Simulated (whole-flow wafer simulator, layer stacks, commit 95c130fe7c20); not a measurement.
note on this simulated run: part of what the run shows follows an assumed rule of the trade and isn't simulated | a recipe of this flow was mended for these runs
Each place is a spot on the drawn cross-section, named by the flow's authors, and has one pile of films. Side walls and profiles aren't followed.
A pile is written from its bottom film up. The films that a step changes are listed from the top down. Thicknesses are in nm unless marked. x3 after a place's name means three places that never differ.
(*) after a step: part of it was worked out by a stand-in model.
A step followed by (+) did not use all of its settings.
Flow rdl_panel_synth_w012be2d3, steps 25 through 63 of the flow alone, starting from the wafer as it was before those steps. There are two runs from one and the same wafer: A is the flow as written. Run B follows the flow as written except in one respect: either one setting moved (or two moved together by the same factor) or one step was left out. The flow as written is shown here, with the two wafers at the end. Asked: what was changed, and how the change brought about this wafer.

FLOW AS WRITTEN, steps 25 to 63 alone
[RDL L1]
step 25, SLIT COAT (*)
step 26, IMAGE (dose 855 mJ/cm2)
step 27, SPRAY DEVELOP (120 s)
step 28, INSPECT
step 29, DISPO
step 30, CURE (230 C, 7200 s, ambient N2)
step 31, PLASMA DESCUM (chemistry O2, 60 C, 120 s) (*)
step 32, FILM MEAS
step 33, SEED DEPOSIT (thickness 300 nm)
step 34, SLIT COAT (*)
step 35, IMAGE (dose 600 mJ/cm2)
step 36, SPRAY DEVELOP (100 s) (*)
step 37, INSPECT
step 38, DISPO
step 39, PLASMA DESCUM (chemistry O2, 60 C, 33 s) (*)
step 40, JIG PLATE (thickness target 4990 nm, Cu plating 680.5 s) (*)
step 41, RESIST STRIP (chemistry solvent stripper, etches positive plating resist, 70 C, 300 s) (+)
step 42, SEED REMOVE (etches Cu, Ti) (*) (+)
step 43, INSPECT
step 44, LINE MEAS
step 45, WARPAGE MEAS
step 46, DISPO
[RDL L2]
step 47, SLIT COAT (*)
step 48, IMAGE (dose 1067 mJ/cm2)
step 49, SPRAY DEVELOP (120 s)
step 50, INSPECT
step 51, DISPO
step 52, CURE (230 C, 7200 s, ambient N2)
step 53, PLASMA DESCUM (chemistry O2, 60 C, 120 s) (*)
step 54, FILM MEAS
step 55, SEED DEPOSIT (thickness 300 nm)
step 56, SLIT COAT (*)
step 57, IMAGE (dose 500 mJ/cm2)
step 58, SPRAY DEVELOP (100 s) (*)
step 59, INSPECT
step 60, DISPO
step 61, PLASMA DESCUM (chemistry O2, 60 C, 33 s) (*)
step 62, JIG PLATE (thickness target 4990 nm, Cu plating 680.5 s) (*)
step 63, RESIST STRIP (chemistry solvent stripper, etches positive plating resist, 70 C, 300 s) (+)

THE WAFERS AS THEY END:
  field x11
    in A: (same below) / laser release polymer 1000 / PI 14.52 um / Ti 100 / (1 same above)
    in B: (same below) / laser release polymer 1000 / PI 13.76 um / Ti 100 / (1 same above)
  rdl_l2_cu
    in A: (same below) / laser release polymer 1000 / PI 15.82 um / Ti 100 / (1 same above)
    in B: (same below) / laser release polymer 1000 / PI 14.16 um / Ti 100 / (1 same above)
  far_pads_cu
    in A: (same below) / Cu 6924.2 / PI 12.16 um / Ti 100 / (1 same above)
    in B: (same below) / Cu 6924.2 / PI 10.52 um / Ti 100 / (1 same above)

The reason: step 40, JIG PLATE: Cu plating 215.7 s was run, though the flow has Cu plating 680.5 s.

Step by step, how the change led to this:
  step 40, JIG PLATE (thickness target 4990 nm, Cu plating 680.5 s) (*)
      rdl_l1_cu, rdl_l1_land, rdl_l1_via, rdl_l1_rim, rdl_l2_land, rdl_l2_via: A +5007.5 Cu | B +1587.3 Cu
  step 47, SLIT COAT (*)
      field x11, rdl_l2_rim x3: A +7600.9 PI | B +6842.4 PI
      rdl_l2_cu, rdl_l2_space: A +8899.9 PI | B +7246 PI
      (also at 7 further places)
  step 56, SLIT COAT (*)
      rdl_l1_via: A +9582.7 ILINE-POS-THICK-GRADE-A (new film) | B +10.24 um ILINE-POS-THICK-GRADE-A (new film)
      far_pads_cu: A +9933.1 ILINE-POS-THICK-GRADE-A (new film) | B +9477.8 ILINE-POS-THICK-GRADE-A (new film)
      (also at 8 further places)
  step 58, SPRAY DEVELOP (100 s) (*)
      rdl_l2_cu: A -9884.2 ILINE-POS-THICK-GRADE-A (all of it) | B -9436.5 ILINE-POS-THICK-GRADE-A (all of it)
      rdl_l2_land: A -7416.3 ILINE-POS-THICK-GRADE-A (all of it) | B -7936.6 ILINE-POS-THICK-GRADE-A (all of it)
      (also at 1 further place)
  step 63, RESIST STRIP (chemistry solvent stripper, etches positive plating resist, 70 C, 300 s) (+)
      rdl_l1_via: A -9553 ILINE-POS-THICK-GRADE-A (all of it) | B -10.21 um ILINE-POS-THICK-GRADE-A (all of it)
      far_pads_cu: A -9903.4 ILINE-POS-THICK-GRADE-A (all of it) | B -9448.1 ILINE-POS-THICK-GRADE-A (all of it)
      (also at 5 further places)
